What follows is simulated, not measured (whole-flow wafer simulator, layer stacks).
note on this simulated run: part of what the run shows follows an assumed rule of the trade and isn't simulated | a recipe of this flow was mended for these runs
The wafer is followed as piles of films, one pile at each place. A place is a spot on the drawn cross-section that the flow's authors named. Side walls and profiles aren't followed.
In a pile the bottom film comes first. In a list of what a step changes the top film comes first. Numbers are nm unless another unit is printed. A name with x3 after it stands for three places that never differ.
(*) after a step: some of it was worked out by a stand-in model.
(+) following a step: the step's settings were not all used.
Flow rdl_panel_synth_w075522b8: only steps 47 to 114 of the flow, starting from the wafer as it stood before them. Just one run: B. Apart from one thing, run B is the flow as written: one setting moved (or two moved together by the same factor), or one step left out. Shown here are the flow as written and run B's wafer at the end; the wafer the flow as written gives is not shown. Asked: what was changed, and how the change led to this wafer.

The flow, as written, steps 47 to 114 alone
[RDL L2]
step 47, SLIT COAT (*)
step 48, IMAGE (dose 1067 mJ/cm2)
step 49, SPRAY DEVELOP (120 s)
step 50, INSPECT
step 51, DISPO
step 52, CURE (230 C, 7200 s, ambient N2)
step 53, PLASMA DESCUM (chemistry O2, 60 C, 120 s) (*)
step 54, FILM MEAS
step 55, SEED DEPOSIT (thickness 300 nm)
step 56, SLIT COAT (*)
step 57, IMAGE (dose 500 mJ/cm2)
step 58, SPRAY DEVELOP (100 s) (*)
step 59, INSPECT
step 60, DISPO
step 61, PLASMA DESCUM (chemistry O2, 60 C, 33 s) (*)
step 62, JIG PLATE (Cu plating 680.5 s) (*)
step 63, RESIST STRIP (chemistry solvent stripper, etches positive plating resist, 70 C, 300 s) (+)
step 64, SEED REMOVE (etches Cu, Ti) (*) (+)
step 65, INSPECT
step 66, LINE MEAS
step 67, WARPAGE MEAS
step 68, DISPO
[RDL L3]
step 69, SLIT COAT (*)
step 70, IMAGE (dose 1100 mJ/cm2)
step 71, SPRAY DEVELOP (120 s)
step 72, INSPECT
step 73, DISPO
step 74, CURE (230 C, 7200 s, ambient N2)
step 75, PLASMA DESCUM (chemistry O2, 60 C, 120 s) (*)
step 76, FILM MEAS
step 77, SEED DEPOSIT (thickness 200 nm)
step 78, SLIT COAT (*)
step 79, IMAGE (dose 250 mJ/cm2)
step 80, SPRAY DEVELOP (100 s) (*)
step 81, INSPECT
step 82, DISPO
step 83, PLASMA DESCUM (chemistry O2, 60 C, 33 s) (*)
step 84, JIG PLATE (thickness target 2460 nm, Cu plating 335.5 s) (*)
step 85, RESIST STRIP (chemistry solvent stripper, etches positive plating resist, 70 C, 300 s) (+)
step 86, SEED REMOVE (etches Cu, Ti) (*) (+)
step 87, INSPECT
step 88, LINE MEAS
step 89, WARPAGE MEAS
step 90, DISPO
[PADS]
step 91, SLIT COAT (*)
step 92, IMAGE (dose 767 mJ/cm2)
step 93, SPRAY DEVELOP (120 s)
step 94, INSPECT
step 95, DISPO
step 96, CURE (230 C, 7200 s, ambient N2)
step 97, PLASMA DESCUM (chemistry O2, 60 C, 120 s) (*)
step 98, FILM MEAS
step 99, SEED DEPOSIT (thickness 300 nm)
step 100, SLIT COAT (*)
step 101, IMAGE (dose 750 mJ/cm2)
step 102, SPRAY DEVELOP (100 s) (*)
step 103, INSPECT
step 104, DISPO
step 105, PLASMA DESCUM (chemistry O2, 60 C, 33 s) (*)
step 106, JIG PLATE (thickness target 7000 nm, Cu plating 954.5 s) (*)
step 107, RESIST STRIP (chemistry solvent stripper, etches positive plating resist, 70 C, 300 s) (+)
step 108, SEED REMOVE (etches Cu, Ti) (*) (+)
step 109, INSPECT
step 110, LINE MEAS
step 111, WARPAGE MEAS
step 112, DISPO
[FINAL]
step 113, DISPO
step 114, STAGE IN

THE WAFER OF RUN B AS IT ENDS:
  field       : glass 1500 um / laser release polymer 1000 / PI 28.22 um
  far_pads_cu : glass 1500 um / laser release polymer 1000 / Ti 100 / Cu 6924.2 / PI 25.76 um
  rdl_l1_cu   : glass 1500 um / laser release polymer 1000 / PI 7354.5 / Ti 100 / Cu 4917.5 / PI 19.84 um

Cause: step 62, JIG PLATE: Cu plating 626.1 s was run, while the flow as written has Cu plating 680.5 s.

How this came from the change, step by step:
  step 62, JIG PLATE (Cu plating 680.5 s) (*)
      rdl_l2_cu, rdl_l2_land, rdl_l2_via, rdl_l2_rim, rdl_l3_land, rdl_l3_via: Cu gains 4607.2 (it would be, as written: Cu gains 5007.5)
  step 69, SLIT COAT (*)
      rdl_l2_space: PI gains 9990 (it would be, as written: PI gains 10.31 um)
      rdl_l3_cu, rdl_l3_space: PI gains 9691.6 (it would be, as written: PI gains 9998.1)
      (as well as at 2 more places)
  step 78, SLIT COAT (*)
      rdl_l2_via: ILINE-POS-THICK-GRADE-A gains 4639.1 (new film) (it would be, as written: ILINE-POS-THICK-GRADE-A gains 4519.3 (new film))
  step 85, RESIST STRIP (chemistry solvent stripper, etches positive plating resist, 70 C, 300 s) (+)
      rdl_l2_via: ILINE-POS-THICK-GRADE-A loses 4609.4 (all of it) (it would be, as written: ILINE-POS-THICK-GRADE-A loses 4489.6 (all of it))
  step 91, SLIT COAT (*)
      rdl_l2_via: PI gains 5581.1 (it would be, as written: PI gains 5469)
      rdl_l3_via: PI gains 10.5 um (new film) (it would be, as written: PI gains 10.46 um (new film))
  step 100, SLIT COAT (*)
      rdl_l2_cu: ILINE-POS-THICK-GRADE-A gains 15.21 um (new film) (it would be, as written: ILINE-POS-THICK-GRADE-A gains 15.24 um (new film))
      rdl_l2_space: ILINE-POS-THICK-GRADE-A gains 15.24 um (new film) (it would be, as written: ILINE-POS-THICK-GRADE-A gains 15.27 um (new film))
      (as well as at 7 more places)
  step 107, RESIST STRIP (chemistry solvent stripper, etches positive plating resist, 70 C, 300 s) (+)
      rdl_l1_via: ILINE-POS-THICK-GRADE-A loses 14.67 um (all of it) (it would be, as written: ILINE-POS-THICK-GRADE-A loses 14.68 um (all of it))
      rdl_l2_cu: ILINE-POS-THICK-GRADE-A loses 15.18 um (all of it) (it would be, as written: ILINE-POS-THICK-GRADE-A loses 15.21 um (all of it))
      (as well as at 8 more places)
